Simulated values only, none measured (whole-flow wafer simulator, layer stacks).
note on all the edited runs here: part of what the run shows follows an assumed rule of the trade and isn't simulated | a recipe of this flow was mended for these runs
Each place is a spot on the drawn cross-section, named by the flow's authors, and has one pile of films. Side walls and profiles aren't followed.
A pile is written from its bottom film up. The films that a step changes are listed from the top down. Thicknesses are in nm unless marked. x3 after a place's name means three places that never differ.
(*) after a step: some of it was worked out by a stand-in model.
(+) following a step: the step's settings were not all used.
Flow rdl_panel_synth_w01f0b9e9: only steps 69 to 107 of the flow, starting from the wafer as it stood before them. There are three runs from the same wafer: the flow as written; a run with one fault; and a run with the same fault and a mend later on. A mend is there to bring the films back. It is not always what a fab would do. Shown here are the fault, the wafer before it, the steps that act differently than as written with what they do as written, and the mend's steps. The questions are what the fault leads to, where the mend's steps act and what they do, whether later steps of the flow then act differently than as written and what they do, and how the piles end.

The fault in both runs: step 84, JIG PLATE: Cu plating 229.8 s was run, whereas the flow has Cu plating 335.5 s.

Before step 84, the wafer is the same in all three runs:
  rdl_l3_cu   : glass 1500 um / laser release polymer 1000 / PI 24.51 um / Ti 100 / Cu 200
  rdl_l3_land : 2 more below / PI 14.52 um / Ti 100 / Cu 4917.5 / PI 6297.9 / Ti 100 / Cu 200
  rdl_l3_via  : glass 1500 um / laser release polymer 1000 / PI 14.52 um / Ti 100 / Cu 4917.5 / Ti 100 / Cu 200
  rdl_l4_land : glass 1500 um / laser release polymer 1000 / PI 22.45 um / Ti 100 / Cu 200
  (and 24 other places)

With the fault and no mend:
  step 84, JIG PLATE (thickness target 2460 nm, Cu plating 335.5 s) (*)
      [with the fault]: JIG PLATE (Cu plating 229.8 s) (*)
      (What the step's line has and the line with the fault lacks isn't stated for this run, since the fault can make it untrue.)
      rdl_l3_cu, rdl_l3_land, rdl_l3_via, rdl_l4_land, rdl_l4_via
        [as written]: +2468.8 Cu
        [with the fault]: +1691 Cu
  Steps later in the flow that act otherwise than as written:
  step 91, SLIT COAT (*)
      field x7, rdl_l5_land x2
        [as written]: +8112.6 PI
        [with the fault]: +7586 PI
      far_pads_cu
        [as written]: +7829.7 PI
        [with the fault]: +7308.4 PI
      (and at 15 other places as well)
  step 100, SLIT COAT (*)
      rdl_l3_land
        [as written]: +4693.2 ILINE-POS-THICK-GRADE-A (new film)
        [with the fault]: +4906.3 ILINE-POS-THICK-GRADE-A (new film)
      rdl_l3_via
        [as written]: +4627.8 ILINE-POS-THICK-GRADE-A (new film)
        [with the fault]: +4914.8 ILINE-POS-THICK-GRADE-A (new film)
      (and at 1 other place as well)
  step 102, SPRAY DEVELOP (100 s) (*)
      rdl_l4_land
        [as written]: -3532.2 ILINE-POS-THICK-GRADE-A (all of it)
        [with the fault]: -3610.1 ILINE-POS-THICK-GRADE-A (all of it)
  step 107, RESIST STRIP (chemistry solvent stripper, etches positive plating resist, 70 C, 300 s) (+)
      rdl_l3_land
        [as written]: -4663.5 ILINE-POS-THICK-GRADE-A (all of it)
        [with the fault]: -4876.6 ILINE-POS-THICK-GRADE-A (all of it)
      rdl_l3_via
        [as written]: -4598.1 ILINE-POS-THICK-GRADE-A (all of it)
        [with the fault]: -4885.1 ILINE-POS-THICK-GRADE-A (all of it)
  By the end, the piles at rdl_l1_cu, rdl_l1_land, rdl_l1_via and 12 more depart from the flow's by more than 2% or 0.5 nm, whichever is larger.
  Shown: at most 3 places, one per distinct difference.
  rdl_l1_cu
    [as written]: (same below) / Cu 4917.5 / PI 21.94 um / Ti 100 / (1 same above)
    [with the fault]: (same below) / Cu 4917.5 / PI 21.41 um / Ti 100 / (1 same above)
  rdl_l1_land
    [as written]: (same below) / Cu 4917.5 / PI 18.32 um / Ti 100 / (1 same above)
    [with the fault]: (same below) / Cu 4917.5 / PI 17.81 um / Ti 100 / (1 same above)
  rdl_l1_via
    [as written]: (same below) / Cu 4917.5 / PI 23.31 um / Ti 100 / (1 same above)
    [with the fault]: (same below) / Cu 4917.5 / PI 22.8 um / Ti 100 / (1 same above)

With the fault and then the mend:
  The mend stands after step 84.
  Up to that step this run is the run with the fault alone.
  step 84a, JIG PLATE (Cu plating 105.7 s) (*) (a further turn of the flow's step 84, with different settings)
      rdl_l3_cu, rdl_l3_land, rdl_l3_via, rdl_l4_land, rdl_l4_via
        +777.8 Cu
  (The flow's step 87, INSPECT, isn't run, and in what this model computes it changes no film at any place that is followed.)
  None of the later steps of the flow acts differently than as written at any place that is followed.
  At every place that both follow, the piles at the end match the flow's.
